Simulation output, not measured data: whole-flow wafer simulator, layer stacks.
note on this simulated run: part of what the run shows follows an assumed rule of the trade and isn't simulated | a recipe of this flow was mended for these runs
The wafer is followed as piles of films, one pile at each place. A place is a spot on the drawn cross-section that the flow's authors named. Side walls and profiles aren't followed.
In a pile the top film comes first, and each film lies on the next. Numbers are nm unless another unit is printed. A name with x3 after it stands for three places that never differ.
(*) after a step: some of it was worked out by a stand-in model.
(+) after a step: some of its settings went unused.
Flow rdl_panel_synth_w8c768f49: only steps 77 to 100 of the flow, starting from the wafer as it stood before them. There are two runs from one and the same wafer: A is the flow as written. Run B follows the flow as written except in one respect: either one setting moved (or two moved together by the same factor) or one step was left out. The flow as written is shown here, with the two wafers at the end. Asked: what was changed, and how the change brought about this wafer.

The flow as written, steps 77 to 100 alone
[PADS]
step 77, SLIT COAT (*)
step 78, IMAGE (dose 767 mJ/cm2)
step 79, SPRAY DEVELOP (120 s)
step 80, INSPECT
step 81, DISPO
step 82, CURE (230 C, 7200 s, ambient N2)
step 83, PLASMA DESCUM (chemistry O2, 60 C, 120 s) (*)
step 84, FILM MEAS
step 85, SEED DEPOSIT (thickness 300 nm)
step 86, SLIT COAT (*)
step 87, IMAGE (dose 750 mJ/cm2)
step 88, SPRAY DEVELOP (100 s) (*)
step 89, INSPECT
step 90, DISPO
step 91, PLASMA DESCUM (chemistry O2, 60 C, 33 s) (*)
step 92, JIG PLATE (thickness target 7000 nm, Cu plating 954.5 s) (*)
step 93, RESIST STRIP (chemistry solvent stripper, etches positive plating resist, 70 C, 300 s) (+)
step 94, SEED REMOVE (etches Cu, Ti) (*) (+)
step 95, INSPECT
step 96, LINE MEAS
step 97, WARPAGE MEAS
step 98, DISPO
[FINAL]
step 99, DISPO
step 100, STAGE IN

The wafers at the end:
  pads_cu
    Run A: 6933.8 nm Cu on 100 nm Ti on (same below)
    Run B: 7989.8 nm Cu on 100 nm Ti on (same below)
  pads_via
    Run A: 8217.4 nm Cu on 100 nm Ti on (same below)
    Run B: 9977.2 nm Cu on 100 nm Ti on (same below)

Cause: step 92, JIG PLATE: Cu plating 1098 s was run, though the flow has Cu plating 954.5 s.

Step by step, how the change led to this:
  step 92, JIG PLATE (thickness target 7000 nm, Cu plating 954.5 s) (*)
      pads_via: A Cu gains 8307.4 | B Cu gains 10.07 um
      pads_cu, pads_land: A Cu gains 7023.8 | B Cu gains 8079.8
